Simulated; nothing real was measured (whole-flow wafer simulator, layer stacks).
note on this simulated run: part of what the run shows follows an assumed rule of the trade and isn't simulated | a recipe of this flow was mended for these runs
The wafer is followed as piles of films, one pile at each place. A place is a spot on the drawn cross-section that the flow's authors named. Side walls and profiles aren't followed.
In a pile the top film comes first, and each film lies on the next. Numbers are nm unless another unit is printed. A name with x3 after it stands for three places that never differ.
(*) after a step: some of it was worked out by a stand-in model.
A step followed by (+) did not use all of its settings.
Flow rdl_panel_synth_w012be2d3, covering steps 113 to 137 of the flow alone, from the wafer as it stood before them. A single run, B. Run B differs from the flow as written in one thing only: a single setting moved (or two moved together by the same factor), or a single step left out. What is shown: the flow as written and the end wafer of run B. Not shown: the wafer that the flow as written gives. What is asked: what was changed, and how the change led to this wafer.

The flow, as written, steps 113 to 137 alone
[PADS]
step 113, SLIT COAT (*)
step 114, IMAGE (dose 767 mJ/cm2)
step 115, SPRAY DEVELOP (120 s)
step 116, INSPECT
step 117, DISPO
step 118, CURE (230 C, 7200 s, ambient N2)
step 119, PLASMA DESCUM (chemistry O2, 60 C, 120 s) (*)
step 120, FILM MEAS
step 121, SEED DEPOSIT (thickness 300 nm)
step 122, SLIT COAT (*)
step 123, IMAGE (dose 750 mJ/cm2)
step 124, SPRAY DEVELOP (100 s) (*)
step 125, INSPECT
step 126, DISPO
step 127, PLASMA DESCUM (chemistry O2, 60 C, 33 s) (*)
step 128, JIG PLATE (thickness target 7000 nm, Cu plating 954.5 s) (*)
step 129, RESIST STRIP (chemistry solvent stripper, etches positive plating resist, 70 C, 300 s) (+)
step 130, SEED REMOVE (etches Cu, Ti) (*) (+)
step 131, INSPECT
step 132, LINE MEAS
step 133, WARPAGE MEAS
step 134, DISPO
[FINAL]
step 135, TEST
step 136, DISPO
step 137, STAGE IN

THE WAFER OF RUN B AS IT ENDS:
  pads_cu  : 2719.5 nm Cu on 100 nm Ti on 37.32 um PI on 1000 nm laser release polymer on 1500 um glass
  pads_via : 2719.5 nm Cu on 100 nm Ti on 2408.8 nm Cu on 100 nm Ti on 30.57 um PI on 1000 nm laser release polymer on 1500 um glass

The reason: step 128, JIG PLATE: Cu plating 381.8 s was run, whereas the flow has Cu plating 954.5 s.

Step by step, how the change led to this:
  step 128, JIG PLATE (thickness target 7000 nm, Cu plating 954.5 s) (*)
      pads_cu, pads_land: Cu gains 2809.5 (in the flow as written it would be: Cu gains 7023.8)
      pads_via: Cu gains 2809.5 (in the flow as written it would be: Cu gains 8307.4)
